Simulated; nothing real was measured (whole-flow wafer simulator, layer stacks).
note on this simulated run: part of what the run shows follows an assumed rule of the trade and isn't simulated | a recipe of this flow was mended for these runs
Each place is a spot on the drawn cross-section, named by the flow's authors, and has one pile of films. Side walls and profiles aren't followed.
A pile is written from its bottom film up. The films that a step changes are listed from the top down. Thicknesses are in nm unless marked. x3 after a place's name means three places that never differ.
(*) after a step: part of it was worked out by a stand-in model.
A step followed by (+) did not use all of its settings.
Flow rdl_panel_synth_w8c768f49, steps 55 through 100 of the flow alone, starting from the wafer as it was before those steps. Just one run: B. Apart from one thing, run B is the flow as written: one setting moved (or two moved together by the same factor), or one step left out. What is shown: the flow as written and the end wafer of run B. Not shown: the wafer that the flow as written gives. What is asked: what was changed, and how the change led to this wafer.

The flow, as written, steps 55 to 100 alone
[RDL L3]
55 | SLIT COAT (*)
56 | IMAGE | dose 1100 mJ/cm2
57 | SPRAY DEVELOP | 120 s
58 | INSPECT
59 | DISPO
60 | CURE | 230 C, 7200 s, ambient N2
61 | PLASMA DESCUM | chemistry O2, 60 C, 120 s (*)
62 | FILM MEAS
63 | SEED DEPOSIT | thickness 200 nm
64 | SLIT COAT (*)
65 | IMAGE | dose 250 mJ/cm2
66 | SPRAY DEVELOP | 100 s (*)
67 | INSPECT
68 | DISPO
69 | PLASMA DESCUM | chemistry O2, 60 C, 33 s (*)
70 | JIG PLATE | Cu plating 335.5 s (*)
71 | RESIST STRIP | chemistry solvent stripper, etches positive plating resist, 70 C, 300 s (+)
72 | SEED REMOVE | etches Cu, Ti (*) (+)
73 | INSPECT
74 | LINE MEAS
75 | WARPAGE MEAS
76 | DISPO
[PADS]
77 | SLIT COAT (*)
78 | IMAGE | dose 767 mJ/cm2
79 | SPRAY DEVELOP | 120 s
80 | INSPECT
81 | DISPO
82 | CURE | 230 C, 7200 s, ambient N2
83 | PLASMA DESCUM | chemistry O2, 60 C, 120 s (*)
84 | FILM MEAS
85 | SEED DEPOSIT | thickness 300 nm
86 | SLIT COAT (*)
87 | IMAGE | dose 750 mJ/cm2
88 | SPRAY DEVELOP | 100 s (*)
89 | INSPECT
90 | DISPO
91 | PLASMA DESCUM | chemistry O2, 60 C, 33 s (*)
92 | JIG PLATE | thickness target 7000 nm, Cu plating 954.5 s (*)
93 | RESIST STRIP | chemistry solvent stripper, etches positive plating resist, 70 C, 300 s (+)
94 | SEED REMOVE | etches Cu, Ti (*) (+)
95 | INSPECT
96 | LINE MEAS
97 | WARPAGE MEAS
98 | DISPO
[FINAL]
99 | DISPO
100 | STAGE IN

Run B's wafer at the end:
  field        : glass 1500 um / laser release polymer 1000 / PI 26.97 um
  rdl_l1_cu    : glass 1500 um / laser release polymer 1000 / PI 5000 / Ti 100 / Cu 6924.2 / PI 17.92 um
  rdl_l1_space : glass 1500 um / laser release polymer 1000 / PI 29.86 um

The reason: step 70, JIG PLATE: Cu plating 362.3 s was run, while the flow as written has Cu plating 335.5 s.

Step by step, how the change led to this:
  70 | JIG PLATE | Cu plating 335.5 s (*)
      rdl_l3_cu, rdl_l3_land, rdl_l3_via, pads_land, pads_via: +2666 Cu (in the flow as written it would be: +2468.8 Cu)
  77 | SLIT COAT (*)
      rdl_l3_space: +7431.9 PI (in the flow as written it would be: +7229.6 PI)
      rdl_l2_rim: +6834.6 PI (in the flow as written it would be: +6596.5 PI)
      (as well as at 3 more places)
  86 | SLIT COAT (*)
      rdl_l1_cu: +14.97 um ILINE-POS-THICK-GRADE-A (new film) (in the flow as written it would be: +14.96 um ILINE-POS-THICK-GRADE-A (new film))
      rdl_l3_cu: +15.34 um ILINE-POS-THICK-GRADE-A (new film) (in the flow as written it would be: +15.28 um ILINE-POS-THICK-GRADE-A (new film))
      (as well as at 8 more places)
  88 | SPRAY DEVELOP | 100 s (*)
      pads_cu: -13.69 um ILINE-POS-THICK-GRADE-A (all of it) (in the flow as written it would be: -13.68 um ILINE-POS-THICK-GRADE-A (all of it))
      pads_land: -13.1 um ILINE-POS-THICK-GRADE-A (all of it) (in the flow as written it would be: -13.11 um ILINE-POS-THICK-GRADE-A (all of it))
      (as well as at 1 more place)
  93 | RESIST STRIP | chemistry solvent stripper, etches positive plating resist, 70 C, 300 s (+)
      rdl_l1_cu: -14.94 um ILINE-POS-THICK-GRADE-A (all of it) (in the flow as written it would be: -14.93 um ILINE-POS-THICK-GRADE-A (all of it))
      rdl_l2_via: -14.5 um ILINE-POS-THICK-GRADE-A (all of it) (in the flow as written it would be: -14.49 um ILINE-POS-THICK-GRADE-A (all of it))
      (as well as at 6 more places)
